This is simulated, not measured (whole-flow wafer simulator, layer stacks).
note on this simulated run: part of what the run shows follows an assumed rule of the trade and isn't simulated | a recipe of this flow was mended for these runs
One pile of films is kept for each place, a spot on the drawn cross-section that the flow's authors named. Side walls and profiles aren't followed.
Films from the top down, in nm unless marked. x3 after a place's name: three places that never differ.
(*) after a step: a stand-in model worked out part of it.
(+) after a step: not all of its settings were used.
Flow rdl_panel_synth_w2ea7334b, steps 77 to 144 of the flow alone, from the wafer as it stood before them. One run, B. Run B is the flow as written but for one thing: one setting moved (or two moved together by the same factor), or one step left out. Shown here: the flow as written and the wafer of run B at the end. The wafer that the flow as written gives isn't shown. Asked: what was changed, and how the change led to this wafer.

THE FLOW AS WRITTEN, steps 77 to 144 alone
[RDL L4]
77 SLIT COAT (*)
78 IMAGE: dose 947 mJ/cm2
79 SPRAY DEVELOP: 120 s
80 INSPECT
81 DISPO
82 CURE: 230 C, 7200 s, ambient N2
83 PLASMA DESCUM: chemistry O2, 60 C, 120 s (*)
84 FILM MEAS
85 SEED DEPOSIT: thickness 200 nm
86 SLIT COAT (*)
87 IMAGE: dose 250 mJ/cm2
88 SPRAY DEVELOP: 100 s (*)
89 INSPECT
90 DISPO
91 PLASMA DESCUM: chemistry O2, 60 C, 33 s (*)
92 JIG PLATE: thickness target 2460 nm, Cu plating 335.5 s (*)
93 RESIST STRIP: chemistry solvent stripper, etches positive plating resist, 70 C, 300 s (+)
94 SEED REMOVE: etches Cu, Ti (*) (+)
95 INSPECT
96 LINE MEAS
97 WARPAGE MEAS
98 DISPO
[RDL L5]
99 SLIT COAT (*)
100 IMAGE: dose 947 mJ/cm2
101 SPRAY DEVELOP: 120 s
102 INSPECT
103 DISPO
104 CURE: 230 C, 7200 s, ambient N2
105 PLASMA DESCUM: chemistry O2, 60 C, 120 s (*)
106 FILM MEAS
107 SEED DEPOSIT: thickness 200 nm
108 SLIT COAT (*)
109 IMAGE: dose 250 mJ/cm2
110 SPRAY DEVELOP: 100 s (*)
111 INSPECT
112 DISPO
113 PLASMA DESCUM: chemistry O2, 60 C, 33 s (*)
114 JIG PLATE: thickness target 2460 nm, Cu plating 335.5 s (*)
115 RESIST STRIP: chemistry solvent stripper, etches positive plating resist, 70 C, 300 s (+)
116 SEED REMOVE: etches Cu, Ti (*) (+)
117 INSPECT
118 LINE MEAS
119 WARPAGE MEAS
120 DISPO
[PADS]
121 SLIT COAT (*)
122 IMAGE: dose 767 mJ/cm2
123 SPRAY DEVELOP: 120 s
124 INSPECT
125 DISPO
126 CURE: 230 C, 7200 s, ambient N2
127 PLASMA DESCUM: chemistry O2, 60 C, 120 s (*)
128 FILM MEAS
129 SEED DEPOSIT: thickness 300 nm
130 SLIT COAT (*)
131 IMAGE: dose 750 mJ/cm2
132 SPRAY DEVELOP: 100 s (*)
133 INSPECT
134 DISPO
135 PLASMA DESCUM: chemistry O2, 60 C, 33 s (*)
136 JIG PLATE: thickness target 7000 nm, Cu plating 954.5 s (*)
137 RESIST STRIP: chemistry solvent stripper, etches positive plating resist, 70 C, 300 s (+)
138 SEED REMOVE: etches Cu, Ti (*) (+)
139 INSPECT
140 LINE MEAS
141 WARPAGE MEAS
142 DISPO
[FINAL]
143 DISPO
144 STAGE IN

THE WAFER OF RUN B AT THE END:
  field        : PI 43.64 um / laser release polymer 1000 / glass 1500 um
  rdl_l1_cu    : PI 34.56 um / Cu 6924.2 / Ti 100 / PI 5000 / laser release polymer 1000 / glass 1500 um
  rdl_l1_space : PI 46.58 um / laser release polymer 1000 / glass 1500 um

The cause: step 92, JIG PLATE: Cu plating 436.2 s was run, where the flow has Cu plating 335.5 s.

How the change led to this, step by step:
  92 JIG PLATE: thickness target 2460 nm, Cu plating 335.5 s (*)
      rdl_l4_cu, rdl_l4_land, rdl_l5_land, rdl_l5_via: Cu +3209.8 (as written it would be: Cu +2468.8)
      rdl_l4_via: Cu +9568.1 (as written it would be: Cu +2468.8)
  99 SLIT COAT (*)
      rdl_l4_via: PI +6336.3 (new film) (as written it would be: PI +12.41 um (new film))
      field, pads_cu, pads_space, pads_land, pads_via: PI +8635.7 (as written it would be: PI +8112.6)
      (and at 17 more places)
  108 SLIT COAT (*)
      rdl_l4_via: ILINE-POS-THICK-GRADE-A +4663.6 (new film) (as written it would be: ILINE-POS-THICK-GRADE-A +4830.6 (new film))
  115 RESIST STRIP: chemistry solvent stripper, etches positive plating resist, 70 C, 300 s (+)
      rdl_l4_via: ILINE-POS-THICK-GRADE-A -4633.9 (all of it) (as written it would be: ILINE-POS-THICK-GRADE-A -4800.9 (all of it))
  121 SLIT COAT (*)
      rdl_l4_via: PI +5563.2 (as written it would be: PI +5728.5)
      rdl_l5_via: PI +10.83 um (new film) (as written it would be: PI +10.89 um (new film))
  130 SLIT COAT (*)
      rdl_l4_cu: ILINE-POS-THICK-GRADE-A +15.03 um (new film) (as written it would be: ILINE-POS-THICK-GRADE-A +15.01 um (new film))
      rdl_l4_space: ILINE-POS-THICK-GRADE-A +15.02 um (new film) (as written it would be: ILINE-POS-THICK-GRADE-A +15.01 um (new film))
      (and at 6 more places)
  137 RESIST STRIP: chemistry solvent stripper, etches positive plating resist, 70 C, 300 s (+)
      rdl_l2_cu, rdl_l2_space: ILINE-POS-THICK-GRADE-A -15.04 um (all of it) (as written it would be: ILINE-POS-THICK-GRADE-A -15.05 um (all of it))
      rdl_l4_cu: ILINE-POS-THICK-GRADE-A -15 um (all of it) (as written it would be: ILINE-POS-THICK-GRADE-A -14.98 um (all of it))
      (and at 7 more places)
